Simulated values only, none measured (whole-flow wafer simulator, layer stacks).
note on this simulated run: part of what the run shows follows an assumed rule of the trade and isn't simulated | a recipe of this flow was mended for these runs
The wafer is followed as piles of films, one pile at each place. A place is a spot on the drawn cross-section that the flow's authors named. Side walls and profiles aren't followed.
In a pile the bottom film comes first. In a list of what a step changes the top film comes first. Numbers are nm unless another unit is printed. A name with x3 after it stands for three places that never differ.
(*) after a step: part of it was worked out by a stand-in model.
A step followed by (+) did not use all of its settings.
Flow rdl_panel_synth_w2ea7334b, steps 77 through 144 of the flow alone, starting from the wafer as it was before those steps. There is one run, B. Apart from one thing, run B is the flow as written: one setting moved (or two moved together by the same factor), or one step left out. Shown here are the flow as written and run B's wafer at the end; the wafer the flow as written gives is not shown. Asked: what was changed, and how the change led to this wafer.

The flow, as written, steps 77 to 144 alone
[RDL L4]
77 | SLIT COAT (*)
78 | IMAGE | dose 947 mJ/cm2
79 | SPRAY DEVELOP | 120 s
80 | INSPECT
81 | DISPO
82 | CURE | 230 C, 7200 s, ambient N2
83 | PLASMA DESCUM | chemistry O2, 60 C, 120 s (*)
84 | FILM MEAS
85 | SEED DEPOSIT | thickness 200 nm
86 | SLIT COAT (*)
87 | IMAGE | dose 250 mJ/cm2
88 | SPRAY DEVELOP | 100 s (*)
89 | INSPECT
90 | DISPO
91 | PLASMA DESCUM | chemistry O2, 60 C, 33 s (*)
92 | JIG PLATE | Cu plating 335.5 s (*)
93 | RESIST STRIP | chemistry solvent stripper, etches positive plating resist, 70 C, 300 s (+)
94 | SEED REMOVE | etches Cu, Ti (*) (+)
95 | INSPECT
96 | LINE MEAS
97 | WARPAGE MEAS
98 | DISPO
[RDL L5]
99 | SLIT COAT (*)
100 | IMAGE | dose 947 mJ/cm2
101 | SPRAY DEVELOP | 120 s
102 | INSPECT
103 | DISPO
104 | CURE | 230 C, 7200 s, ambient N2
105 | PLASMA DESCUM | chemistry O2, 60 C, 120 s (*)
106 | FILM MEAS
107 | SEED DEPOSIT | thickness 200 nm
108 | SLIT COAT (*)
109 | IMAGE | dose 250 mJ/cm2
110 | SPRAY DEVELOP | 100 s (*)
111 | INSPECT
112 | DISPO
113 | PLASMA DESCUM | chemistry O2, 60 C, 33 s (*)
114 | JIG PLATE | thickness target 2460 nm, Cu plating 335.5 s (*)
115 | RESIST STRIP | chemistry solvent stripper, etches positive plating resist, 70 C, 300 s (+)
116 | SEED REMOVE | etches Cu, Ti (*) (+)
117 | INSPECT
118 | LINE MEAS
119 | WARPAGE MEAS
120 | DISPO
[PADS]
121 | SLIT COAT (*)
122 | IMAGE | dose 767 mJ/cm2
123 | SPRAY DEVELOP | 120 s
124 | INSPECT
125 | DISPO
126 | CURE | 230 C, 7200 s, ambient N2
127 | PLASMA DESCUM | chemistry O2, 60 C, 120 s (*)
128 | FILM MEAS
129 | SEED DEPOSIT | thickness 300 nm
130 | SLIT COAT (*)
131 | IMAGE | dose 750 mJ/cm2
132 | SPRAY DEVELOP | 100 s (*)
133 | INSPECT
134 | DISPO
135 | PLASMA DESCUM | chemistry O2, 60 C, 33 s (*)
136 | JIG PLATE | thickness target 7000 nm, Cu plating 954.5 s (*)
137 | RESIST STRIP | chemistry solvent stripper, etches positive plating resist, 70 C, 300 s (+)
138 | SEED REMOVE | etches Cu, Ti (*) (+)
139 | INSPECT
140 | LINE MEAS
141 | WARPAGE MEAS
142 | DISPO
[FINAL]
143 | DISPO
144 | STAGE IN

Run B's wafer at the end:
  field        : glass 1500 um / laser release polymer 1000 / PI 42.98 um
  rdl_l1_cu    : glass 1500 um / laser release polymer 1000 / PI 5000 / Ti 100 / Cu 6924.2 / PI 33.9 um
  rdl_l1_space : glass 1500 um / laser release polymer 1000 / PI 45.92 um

Cause: step 92, JIG PLATE: Cu plating 308.7 s was run, whereas the flow has Cu plating 335.5 s.

The path from the change to this, step by step:
  92 | JIG PLATE | Cu plating 335.5 s (*)
      rdl_l4_cu, rdl_l4_land, rdl_l4_via, rdl_l5_land, rdl_l5_via: +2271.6 Cu (as written it would have been: +2468.8 Cu)
  99 | SLIT COAT (*)
      rdl_l4_space: +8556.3 PI (as written it would have been: +8771.4 PI)
      rdl_l4_via: +12.27 um PI (new film) (as written it would have been: +12.41 um PI (new film))
  121 | SLIT COAT (*)
      rdl_l5_via: +10.91 um PI (new film) (as written it would have been: +10.89 um PI (new film))
  130 | SLIT COAT (*)
      rdl_l2_cu, rdl_l2_space: +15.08 um ILINE-POS-THICK-GRADE-A (new film) (as written it would have been: +15.07 um ILINE-POS-THICK-GRADE-A (new film))
      rdl_l4_land: +14.97 um ILINE-POS-THICK-GRADE-A (new film) (as written it would have been: +14.95 um ILINE-POS-THICK-GRADE-A (new film))
      (and at 2 other places as well)
  137 | RESIST STRIP | chemistry solvent stripper, etches positive plating resist, 70 C, 300 s (+)
      rdl_l4_land: -14.94 um ILINE-POS-THICK-GRADE-A (all of it) (as written it would have been: -14.92 um ILINE-POS-THICK-GRADE-A (all of it))
      rdl_l4_via: -14.93 um ILINE-POS-THICK-GRADE-A (all of it) (as written it would have been: -14.89 um ILINE-POS-THICK-GRADE-A (all of it))
      (and at 1 other place as well)
